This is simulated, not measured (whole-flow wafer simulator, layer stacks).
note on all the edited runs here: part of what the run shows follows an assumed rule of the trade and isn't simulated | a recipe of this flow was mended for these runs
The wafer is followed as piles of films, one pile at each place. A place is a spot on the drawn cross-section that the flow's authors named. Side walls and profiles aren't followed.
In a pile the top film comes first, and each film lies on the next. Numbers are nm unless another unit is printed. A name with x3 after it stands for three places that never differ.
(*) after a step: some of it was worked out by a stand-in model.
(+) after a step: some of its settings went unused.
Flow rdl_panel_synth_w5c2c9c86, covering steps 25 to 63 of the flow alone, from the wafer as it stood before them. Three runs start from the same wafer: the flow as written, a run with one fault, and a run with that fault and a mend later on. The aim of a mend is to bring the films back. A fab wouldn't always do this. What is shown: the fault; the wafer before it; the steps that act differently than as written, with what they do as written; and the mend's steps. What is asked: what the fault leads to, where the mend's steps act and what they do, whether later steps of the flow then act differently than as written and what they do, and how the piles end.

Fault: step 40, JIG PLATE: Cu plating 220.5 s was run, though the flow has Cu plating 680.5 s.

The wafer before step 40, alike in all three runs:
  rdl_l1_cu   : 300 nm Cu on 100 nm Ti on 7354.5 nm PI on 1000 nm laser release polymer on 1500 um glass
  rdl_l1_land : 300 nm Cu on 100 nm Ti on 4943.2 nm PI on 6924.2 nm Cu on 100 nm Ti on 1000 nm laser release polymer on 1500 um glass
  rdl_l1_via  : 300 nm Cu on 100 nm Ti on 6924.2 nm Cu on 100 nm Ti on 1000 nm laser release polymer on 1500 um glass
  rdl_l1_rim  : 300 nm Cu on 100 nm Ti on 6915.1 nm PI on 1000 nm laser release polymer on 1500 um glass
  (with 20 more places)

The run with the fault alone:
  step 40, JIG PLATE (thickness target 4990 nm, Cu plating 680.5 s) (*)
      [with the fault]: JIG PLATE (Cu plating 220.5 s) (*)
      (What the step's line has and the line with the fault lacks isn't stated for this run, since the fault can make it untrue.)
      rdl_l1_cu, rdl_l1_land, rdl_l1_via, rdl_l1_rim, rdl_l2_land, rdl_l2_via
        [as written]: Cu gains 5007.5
        [with the fault]: Cu gains 1622.6
  Steps further on in the flow that do not act as written:
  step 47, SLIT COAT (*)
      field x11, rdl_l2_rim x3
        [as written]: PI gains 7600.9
        [with the fault]: PI gains 6850.1
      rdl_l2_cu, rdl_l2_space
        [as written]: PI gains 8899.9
        [with the fault]: PI gains 7262.7
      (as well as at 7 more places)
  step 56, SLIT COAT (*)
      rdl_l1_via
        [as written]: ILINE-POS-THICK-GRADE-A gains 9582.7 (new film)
        [with the fault]: ILINE-POS-THICK-GRADE-A gains 10.23 um (new film)
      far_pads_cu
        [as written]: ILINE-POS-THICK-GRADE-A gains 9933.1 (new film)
        [with the fault]: ILINE-POS-THICK-GRADE-A gains 9482 (new film)
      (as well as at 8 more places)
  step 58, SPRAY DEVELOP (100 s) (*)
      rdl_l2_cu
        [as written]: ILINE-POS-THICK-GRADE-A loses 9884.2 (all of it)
        [with the fault]: ILINE-POS-THICK-GRADE-A loses 9442.2 (all of it)
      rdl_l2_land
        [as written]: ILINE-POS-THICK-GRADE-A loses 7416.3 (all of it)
        [with the fault]: ILINE-POS-THICK-GRADE-A loses 7930.9 (all of it)
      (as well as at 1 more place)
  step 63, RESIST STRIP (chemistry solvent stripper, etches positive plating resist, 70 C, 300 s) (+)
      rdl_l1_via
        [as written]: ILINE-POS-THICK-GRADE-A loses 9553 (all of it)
        [with the fault]: ILINE-POS-THICK-GRADE-A loses 10.2 um (all of it)
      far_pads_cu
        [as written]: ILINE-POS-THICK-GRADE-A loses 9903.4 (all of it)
        [with the fault]: ILINE-POS-THICK-GRADE-A loses 9452.3 (all of it)
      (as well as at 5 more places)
  The piles end different from the flow's at field x11, far_pads_cu, rdl_l1_cu and 11 more by more than 2% or 0.5 nm, whichever is larger.
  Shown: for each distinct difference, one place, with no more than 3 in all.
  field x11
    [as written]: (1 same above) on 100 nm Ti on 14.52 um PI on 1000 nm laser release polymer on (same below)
    [with the fault]: (1 same above) on 100 nm Ti on 13.77 um PI on 1000 nm laser release polymer on (same below)
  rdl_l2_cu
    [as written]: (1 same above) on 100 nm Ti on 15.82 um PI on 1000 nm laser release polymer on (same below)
    [with the fault]: (1 same above) on 100 nm Ti on 14.18 um PI on 1000 nm laser release polymer on (same below)
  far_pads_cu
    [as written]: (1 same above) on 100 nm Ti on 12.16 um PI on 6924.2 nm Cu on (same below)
    [with the fault]: (1 same above) on 100 nm Ti on 10.54 um PI on 6924.2 nm Cu on (same below)

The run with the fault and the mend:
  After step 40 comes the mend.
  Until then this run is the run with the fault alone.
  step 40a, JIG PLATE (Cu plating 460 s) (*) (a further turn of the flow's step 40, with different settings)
      rdl_l1_cu, rdl_l1_land, rdl_l1_via, rdl_l1_rim, rdl_l2_land, rdl_l2_via
        Cu gains 3385
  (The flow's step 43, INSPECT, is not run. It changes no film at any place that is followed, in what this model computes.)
  Later steps of the flow that are run all act as written at every place that is followed.
  By the end, the piles equal the flow's at every place that both follow.
